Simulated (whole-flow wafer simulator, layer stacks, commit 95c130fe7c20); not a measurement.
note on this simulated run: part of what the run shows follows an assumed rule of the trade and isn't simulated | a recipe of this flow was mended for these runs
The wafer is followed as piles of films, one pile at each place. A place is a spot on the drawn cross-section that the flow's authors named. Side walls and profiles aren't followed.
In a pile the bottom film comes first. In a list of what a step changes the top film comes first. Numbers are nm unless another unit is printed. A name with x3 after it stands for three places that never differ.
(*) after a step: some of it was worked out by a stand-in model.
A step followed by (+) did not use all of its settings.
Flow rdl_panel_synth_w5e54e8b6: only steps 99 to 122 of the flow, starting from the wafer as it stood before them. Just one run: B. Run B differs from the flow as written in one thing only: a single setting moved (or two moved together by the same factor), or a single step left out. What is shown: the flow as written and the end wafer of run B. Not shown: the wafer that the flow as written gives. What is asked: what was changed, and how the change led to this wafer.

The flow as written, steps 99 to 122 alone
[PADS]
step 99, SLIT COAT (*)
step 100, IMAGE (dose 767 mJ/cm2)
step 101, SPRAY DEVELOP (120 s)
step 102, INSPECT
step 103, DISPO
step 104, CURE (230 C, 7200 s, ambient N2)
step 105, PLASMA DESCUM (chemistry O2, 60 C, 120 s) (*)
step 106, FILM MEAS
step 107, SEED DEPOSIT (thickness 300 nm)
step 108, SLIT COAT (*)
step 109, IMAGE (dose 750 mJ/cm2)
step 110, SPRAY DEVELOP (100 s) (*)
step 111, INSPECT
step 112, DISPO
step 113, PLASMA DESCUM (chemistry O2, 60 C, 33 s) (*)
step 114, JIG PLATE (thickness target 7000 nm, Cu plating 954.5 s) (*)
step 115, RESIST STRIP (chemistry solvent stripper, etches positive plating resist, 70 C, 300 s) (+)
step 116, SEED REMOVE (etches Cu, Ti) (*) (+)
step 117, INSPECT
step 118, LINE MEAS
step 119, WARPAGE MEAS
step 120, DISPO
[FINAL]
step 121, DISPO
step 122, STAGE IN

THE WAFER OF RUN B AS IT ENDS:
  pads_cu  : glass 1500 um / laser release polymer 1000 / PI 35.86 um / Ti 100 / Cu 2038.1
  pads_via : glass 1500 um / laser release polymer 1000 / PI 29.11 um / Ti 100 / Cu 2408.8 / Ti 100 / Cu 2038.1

Cause: step 114, JIG PLATE: Cu plating 289.2 s was run, while the flow as written has Cu plating 954.5 s.

How this came from the change, step by step:
  step 114, JIG PLATE (thickness target 7000 nm, Cu plating 954.5 s) (*)
      pads_cu, pads_land: Cu gains 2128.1 (in the flow as written it would be: Cu gains 7023.8)
      pads_via: Cu gains 2128.1 (in the flow as written it would be: Cu gains 8307.4)
